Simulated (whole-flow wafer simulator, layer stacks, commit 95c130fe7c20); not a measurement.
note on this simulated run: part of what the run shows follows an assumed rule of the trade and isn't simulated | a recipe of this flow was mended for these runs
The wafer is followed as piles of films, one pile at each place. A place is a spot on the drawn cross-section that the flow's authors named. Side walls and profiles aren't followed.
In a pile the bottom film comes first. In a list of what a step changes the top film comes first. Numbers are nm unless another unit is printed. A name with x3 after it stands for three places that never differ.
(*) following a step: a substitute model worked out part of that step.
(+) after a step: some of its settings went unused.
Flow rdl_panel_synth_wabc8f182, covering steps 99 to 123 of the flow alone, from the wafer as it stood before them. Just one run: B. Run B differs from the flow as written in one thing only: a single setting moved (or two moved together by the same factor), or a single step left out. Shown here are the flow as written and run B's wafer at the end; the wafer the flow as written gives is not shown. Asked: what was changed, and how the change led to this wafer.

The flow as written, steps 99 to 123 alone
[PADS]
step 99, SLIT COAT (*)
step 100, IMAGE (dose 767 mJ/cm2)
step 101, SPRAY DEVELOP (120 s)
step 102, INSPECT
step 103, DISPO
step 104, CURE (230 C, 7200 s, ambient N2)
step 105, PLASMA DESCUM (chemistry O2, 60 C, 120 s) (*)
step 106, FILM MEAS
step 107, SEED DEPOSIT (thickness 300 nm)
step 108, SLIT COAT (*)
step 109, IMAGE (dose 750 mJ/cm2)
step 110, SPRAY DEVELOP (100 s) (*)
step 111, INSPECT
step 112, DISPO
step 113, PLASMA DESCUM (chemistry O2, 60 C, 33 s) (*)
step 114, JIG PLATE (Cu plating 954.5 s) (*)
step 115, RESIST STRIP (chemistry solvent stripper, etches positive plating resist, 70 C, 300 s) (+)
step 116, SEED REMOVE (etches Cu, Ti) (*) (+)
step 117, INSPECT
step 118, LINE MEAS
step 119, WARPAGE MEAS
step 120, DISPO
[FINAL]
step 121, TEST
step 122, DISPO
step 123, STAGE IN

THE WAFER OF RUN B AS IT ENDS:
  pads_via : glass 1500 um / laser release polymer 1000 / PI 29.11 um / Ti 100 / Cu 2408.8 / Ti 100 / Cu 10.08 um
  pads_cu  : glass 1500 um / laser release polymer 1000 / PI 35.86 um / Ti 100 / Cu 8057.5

The reason: step 114, JIG PLATE: Cu plating 1107 s was run, whereas the flow has Cu plating 954.5 s.

The path from the change to this, step by step:
  step 114, JIG PLATE (Cu plating 954.5 s) (*)
      pads_via: +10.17 um Cu (as written it would have been: +8307.4 Cu)
      pads_cu, pads_land: +8147.5 Cu (as written it would have been: +7023.8 Cu)
